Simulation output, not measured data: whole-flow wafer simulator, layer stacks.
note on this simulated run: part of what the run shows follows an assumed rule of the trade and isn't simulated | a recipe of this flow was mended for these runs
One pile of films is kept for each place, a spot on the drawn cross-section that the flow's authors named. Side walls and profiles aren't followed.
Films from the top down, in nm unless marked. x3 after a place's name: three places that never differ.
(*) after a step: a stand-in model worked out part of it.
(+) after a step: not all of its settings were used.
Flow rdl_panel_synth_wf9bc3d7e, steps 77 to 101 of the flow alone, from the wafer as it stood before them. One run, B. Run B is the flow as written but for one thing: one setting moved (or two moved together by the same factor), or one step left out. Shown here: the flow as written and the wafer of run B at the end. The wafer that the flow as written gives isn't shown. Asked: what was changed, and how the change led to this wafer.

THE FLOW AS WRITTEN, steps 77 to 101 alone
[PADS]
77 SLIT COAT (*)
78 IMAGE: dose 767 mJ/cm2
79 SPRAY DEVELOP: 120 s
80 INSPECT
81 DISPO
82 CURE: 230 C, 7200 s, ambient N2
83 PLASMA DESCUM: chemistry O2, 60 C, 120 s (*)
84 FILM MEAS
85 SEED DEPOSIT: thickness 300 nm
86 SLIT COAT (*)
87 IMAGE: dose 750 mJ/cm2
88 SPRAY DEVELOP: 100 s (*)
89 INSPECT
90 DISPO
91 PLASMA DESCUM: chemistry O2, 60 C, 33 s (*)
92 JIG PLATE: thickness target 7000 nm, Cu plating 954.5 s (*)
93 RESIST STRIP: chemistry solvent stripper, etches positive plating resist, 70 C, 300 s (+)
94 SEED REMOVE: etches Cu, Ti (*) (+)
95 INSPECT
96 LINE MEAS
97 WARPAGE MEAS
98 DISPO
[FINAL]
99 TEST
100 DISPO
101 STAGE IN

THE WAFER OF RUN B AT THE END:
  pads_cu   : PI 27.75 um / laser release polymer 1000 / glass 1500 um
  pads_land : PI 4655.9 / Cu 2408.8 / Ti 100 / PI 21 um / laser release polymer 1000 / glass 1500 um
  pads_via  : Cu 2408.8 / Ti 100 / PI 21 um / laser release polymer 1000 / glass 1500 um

The cause: step 92, JIG PLATE: thickness target 7000 nm, Cu plating 954.5 s (*), was left out.

How the change led to this, step by step:
  94 SEED REMOVE: etches Cu, Ti (*) (+)
      pads_cu, pads_land, pads_via: Cu -300 (all of it), Ti -100 (all of it) (as written it would be: nothing)
Counting metal films that touch as one body, pads_cu has 0 bodies; the flow as written gives 1 body.
Counting metal films that touch as one body, pads_land has 1 body; the flow as written gives 2 bodies (between them, from the top down: PI 4655.9).
